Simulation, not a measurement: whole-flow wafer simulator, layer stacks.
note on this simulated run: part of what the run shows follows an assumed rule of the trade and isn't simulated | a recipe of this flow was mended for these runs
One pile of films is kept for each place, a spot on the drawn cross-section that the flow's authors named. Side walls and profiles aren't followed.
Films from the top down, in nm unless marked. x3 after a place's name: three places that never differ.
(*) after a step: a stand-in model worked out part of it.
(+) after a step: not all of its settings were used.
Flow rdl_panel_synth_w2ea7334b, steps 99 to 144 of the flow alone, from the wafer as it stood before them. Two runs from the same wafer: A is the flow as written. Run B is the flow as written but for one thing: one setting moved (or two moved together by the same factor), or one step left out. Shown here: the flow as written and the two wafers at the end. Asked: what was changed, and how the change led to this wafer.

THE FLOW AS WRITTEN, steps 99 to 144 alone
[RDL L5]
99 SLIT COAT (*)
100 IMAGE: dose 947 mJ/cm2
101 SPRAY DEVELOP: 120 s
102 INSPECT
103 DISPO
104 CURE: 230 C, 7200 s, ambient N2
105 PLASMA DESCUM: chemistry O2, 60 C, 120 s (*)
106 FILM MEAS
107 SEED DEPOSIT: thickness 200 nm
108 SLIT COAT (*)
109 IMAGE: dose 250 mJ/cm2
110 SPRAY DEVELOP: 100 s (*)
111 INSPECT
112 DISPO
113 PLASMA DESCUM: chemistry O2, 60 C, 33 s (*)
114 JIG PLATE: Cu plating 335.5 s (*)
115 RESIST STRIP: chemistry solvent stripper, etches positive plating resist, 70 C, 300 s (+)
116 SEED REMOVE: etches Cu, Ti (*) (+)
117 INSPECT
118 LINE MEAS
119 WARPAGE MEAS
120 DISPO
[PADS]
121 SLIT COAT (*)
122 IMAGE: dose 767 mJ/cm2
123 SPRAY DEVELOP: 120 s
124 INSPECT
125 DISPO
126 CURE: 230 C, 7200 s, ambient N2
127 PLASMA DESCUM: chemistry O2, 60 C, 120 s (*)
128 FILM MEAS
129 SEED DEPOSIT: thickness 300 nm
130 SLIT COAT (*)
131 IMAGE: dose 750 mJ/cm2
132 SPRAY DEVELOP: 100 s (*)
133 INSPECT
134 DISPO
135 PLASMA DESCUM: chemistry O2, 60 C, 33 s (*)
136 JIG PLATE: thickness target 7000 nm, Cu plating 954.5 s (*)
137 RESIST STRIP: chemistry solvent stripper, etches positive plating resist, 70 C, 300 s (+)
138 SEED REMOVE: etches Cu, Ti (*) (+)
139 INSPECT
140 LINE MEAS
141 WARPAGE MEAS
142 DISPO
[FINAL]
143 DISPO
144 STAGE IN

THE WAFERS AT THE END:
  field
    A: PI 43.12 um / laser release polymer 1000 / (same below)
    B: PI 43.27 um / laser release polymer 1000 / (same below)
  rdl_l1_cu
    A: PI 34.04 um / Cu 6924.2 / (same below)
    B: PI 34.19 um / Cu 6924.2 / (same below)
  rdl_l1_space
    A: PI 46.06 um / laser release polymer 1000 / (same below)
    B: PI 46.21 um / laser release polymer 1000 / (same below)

The cause: step 114, JIG PLATE: Cu plating 389.2 s was run, where the flow has Cu plating 335.5 s.

How the change led to this, step by step:
  114 JIG PLATE: Cu plating 335.5 s (*)
      rdl_l5_cu, rdl_l5_land, rdl_l5_via, pads_land, pads_via: A Cu +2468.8 | B Cu +2864
  121 SLIT COAT (*)
      rdl_l2_cu, rdl_l2_space: A PI +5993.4 | B PI +6143.7
      field: A PI +5893.8 | B PI +6043.6
      (and at 20 more places)
  130 SLIT COAT (*)
      rdl_l5_cu: A ILINE-POS-THICK-GRADE-A +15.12 um (new film) | B ILINE-POS-THICK-GRADE-A +15.21 um (new film)
      rdl_l5_space: A ILINE-POS-THICK-GRADE-A +15.12 um (new film) | B ILINE-POS-THICK-GRADE-A +15.2 um (new film)
      (and at 6 more places)
  132 SPRAY DEVELOP: 100 s (*)
      pads_cu: A ILINE-POS-THICK-GRADE-A -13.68 um (all of it) | B ILINE-POS-THICK-GRADE-A -13.7 um (all of it)
      pads_land: A ILINE-POS-THICK-GRADE-A -13.11 um (all of it) | B ILINE-POS-THICK-GRADE-A -13.08 um (all of it)
      (and at 1 more place)
  137 RESIST STRIP: chemistry solvent stripper, etches positive plating resist, 70 C, 300 s (+)
      rdl_l2_cu, rdl_l2_space: A ILINE-POS-THICK-GRADE-A -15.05 um (all of it) | B ILINE-POS-THICK-GRADE-A -15.04 um (all of it)
      rdl_l5_cu: A ILINE-POS-THICK-GRADE-A -15.09 um (all of it) | B ILINE-POS-THICK-GRADE-A -15.18 um (all of it)
      (and at 4 more places)
